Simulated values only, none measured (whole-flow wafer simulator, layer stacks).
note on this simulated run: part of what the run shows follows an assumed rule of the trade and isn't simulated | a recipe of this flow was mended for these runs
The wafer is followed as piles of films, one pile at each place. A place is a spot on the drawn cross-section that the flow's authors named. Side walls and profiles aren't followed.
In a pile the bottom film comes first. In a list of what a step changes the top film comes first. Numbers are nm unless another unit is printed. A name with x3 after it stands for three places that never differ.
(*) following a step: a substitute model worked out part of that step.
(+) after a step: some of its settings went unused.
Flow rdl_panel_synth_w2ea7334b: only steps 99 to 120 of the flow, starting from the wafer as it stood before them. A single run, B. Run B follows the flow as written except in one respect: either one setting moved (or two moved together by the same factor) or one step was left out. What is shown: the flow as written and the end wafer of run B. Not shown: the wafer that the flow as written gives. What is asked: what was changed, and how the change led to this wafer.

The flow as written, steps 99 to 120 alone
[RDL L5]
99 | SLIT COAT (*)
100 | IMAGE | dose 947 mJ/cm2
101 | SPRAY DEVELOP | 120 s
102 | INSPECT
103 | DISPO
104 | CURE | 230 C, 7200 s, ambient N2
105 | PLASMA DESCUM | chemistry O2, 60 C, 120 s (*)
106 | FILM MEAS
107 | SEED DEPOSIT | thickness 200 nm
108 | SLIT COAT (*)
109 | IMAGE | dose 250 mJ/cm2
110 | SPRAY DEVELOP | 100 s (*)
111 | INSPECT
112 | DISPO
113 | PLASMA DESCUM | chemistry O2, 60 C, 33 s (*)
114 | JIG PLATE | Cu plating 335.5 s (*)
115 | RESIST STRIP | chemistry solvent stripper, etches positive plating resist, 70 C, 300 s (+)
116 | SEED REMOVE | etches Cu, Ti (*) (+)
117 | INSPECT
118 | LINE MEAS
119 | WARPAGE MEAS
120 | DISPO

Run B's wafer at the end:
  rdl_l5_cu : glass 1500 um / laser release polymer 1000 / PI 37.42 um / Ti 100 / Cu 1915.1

What caused this: step 114, JIG PLATE: Cu plating 268.4 s was run, though the flow has Cu plating 335.5 s.

The path from the change to this, step by step:
  114 | JIG PLATE | Cu plating 335.5 s (*)
      rdl_l5_cu, rdl_l5_land, rdl_l5_via, pads_land x2: Cu gains 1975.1 (it would be, as written: Cu gains 2468.8)
